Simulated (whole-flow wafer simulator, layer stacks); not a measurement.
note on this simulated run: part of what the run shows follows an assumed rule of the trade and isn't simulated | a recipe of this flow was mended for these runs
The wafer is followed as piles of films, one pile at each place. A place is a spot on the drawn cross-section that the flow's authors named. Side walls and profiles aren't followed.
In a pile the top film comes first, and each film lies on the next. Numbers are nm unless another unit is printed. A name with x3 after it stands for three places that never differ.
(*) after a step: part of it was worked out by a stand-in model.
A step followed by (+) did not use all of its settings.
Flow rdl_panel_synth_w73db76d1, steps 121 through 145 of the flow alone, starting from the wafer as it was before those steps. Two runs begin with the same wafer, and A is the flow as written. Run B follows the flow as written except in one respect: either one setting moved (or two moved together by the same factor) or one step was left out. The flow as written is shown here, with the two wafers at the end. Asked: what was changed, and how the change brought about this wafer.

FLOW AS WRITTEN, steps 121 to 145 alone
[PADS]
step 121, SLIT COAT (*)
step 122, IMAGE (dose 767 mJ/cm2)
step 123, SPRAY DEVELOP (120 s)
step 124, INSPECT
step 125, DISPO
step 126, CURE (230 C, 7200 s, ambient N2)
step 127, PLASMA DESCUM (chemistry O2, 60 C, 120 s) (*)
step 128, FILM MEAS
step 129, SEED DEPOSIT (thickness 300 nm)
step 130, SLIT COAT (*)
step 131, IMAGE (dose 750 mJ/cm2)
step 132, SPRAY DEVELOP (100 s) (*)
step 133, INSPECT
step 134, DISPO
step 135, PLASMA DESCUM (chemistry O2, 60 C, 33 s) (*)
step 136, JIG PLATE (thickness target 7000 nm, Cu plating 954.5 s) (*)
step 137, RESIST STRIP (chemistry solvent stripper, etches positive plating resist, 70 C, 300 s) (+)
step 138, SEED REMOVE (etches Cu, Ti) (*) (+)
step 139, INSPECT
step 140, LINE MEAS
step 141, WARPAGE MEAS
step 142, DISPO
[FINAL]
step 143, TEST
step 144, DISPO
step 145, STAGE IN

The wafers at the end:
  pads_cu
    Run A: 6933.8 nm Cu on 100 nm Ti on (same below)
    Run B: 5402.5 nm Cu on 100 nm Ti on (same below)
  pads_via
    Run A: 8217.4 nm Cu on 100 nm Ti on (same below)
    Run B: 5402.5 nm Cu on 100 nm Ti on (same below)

Cause: step 136, JIG PLATE: Cu plating 746.4 s was run, whereas the flow has Cu plating 954.5 s.

How this came from the change, step by step:
  step 136, JIG PLATE (thickness target 7000 nm, Cu plating 954.5 s) (*)
      pads_cu, pads_land: A Cu gains 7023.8 | B Cu gains 5492.5
      pads_via: A Cu gains 8307.4 | B Cu gains 5492.5
